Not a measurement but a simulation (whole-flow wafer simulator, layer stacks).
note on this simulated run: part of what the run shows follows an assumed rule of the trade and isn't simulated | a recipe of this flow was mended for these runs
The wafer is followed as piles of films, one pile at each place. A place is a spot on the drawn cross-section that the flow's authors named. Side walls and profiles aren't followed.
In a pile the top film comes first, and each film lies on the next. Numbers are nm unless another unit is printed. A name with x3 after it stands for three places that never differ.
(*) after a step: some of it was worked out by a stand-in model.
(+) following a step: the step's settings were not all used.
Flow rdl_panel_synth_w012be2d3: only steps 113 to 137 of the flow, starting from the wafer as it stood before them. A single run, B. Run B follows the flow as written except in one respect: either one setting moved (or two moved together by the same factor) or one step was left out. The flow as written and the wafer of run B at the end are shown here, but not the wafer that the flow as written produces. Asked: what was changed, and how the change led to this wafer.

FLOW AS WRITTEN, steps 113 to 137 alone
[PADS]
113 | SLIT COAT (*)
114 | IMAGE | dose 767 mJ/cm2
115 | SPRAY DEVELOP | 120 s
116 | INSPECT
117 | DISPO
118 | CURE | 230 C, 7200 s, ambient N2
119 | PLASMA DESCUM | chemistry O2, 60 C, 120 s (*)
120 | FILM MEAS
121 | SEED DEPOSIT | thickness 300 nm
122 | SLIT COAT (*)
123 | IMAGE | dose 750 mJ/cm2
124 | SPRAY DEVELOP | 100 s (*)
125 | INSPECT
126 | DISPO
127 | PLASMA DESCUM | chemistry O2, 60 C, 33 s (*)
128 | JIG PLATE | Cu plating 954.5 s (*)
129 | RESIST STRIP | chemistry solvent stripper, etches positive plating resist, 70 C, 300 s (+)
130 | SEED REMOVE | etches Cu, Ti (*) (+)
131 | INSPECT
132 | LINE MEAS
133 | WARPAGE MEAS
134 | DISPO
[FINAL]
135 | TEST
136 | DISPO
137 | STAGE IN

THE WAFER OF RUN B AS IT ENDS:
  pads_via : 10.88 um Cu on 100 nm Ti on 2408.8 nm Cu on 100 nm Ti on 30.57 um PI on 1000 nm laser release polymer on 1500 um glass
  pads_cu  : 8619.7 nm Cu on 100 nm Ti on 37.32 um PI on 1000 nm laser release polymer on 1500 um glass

What caused this: step 128, JIG PLATE: Cu plating 1184 s was run, while the flow as written has Cu plating 954.5 s.

How this came from the change, step by step:
  128 | JIG PLATE | Cu plating 954.5 s (*)
      pads_via: Cu gains 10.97 um (it would be, as written: Cu gains 8307.4)
      pads_cu, pads_land: Cu gains 8709.7 (it would be, as written: Cu gains 7023.8)
